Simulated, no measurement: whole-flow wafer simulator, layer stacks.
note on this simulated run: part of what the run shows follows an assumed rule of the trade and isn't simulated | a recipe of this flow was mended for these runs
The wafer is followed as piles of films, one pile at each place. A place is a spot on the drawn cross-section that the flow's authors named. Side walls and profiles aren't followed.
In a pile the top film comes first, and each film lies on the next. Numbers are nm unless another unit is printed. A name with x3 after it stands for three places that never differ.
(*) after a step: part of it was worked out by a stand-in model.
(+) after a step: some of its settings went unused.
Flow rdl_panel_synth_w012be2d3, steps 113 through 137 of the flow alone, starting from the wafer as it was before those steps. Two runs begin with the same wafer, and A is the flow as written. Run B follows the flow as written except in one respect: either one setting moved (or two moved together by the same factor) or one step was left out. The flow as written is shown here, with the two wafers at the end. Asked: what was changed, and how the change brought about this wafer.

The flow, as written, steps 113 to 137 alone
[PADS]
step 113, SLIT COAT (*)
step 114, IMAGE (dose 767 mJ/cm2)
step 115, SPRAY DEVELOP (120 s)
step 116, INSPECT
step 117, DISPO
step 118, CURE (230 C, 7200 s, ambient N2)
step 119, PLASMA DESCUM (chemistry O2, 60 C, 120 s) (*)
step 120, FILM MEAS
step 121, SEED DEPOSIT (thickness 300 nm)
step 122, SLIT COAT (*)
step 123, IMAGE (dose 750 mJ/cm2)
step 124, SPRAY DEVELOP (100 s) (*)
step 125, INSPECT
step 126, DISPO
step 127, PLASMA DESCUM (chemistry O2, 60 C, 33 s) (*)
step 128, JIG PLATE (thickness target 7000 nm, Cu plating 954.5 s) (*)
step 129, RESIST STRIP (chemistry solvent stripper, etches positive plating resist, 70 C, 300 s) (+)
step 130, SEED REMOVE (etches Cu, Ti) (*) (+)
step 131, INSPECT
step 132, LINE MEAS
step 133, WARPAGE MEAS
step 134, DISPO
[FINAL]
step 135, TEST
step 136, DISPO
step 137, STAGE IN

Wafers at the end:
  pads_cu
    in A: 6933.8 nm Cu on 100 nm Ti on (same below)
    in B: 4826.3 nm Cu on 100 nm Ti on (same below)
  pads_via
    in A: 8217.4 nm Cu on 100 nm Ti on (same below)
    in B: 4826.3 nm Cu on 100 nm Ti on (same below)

What caused this: step 128, JIG PLATE: Cu plating 668.1 s was run, whereas the flow has Cu plating 954.5 s.

How this came from the change, step by step:
  step 128, JIG PLATE (thickness target 7000 nm, Cu plating 954.5 s) (*)
      pads_cu, pads_land: A +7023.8 Cu | B +4916.3 Cu
      pads_via: A +8307.4 Cu | B +4916.3 Cu
